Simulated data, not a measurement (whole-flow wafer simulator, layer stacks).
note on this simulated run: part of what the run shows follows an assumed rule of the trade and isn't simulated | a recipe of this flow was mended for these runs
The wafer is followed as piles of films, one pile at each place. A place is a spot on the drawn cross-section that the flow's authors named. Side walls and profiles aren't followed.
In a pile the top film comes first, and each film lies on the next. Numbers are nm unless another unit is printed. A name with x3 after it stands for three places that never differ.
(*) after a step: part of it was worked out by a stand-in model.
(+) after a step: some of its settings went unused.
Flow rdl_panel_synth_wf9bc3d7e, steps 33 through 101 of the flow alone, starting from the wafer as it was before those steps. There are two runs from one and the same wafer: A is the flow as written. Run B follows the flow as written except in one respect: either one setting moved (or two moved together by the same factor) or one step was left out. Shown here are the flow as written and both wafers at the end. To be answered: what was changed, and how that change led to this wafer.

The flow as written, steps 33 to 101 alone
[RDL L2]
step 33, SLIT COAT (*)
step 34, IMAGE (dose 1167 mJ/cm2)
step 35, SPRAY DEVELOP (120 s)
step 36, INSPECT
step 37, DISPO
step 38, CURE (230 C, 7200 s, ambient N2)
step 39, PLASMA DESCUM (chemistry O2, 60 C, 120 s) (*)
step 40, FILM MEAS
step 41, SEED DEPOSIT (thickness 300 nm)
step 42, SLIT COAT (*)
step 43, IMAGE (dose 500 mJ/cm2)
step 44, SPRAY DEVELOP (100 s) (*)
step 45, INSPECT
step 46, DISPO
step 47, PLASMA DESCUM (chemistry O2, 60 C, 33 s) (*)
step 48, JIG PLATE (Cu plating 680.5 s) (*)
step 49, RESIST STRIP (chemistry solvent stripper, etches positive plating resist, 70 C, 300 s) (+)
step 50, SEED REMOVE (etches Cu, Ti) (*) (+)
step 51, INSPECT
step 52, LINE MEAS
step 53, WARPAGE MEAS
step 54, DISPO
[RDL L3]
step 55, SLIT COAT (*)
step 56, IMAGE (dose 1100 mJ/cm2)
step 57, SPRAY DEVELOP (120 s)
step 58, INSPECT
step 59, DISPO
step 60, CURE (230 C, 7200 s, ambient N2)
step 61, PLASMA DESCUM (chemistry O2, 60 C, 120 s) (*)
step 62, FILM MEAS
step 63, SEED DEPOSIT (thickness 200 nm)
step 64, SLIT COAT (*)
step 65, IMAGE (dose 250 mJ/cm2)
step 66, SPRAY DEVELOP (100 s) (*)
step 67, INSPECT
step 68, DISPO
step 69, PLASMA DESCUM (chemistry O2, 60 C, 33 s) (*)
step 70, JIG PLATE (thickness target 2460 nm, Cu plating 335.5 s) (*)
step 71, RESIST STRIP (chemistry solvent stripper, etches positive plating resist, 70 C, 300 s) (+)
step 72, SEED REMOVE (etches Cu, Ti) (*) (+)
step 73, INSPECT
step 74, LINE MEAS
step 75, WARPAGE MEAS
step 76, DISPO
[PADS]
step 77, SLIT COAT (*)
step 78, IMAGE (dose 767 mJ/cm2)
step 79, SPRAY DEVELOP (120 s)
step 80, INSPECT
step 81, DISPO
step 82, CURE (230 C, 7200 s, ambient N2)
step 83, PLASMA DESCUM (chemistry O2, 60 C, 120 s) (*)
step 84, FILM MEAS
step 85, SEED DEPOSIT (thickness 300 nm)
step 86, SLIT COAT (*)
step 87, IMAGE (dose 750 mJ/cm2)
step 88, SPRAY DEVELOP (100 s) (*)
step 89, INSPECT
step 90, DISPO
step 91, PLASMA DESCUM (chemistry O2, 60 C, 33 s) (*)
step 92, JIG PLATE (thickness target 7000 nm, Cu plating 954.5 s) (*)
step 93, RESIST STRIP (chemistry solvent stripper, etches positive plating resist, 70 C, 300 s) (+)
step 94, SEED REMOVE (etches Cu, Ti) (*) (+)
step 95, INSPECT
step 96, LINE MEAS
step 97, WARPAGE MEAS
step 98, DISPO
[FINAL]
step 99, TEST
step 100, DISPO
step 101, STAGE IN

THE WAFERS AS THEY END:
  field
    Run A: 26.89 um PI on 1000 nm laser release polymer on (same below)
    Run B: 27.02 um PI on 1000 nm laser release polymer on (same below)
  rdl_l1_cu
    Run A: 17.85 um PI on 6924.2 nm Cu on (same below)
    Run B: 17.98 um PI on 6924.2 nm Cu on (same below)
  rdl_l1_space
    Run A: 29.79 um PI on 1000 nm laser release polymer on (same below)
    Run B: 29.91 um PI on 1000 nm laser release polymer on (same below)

Cause: step 48, JIG PLATE: Cu plating 734.9 s was run, while the flow as written has Cu plating 680.5 s.

The path from the change to this, step by step:
  step 48, JIG PLATE (Cu plating 680.5 s) (*)
      rdl_l2_cu, rdl_l2_land, rdl_l2_via, rdl_l2_rim, rdl_l3_land, rdl_l3_via: A +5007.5 Cu | B +5407.9 Cu
  step 55, SLIT COAT (*)
      rdl_l3_cu, rdl_l3_space: A +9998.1 PI | B +10.31 um PI
      rdl_l2_space: A +10.58 um PI | B +10.91 um PI
      (as well as at 3 more places)
  step 64, SLIT COAT (*)
      rdl_l2_via: A +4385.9 ILINE-POS-THICK-GRADE-A (new film) | B +4264.6 ILINE-POS-THICK-GRADE-A (new film)
  step 71, RESIST STRIP (chemistry solvent stripper, etches positive plating resist, 70 C, 300 s) (+)
      rdl_l2_via: A -4356.2 ILINE-POS-THICK-GRADE-A (all of it) | B -4234.9 ILINE-POS-THICK-GRADE-A (all of it)
  step 77, SLIT COAT (*)
      rdl_l2_via: A +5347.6 PI | B +5233.7 PI
      rdl_l3_via: A +10.46 um PI (new film) | B +10.43 um PI (new film)
  step 86, SLIT COAT (*)
      rdl_l1_cu: A +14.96 um ILINE-POS-THICK-GRADE-A (new film) | B +14.97 um ILINE-POS-THICK-GRADE-A (new film)
      rdl_l2_cu: A +15.31 um ILINE-POS-THICK-GRADE-A (new film) | B +15.35 um ILINE-POS-THICK-GRADE-A (new film)
      (as well as at 8 more places)
  step 93, RESIST STRIP (chemistry solvent stripper, etches positive plating resist, 70 C, 300 s) (+)
      rdl_l1_cu: A -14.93 um ILINE-POS-THICK-GRADE-A (all of it) | B -14.94 um ILINE-POS-THICK-GRADE-A (all of it)
      rdl_l2_cu: A -15.28 um ILINE-POS-THICK-GRADE-A (all of it) | B -15.32 um ILINE-POS-THICK-GRADE-A (all of it)
      (as well as at 8 more places)
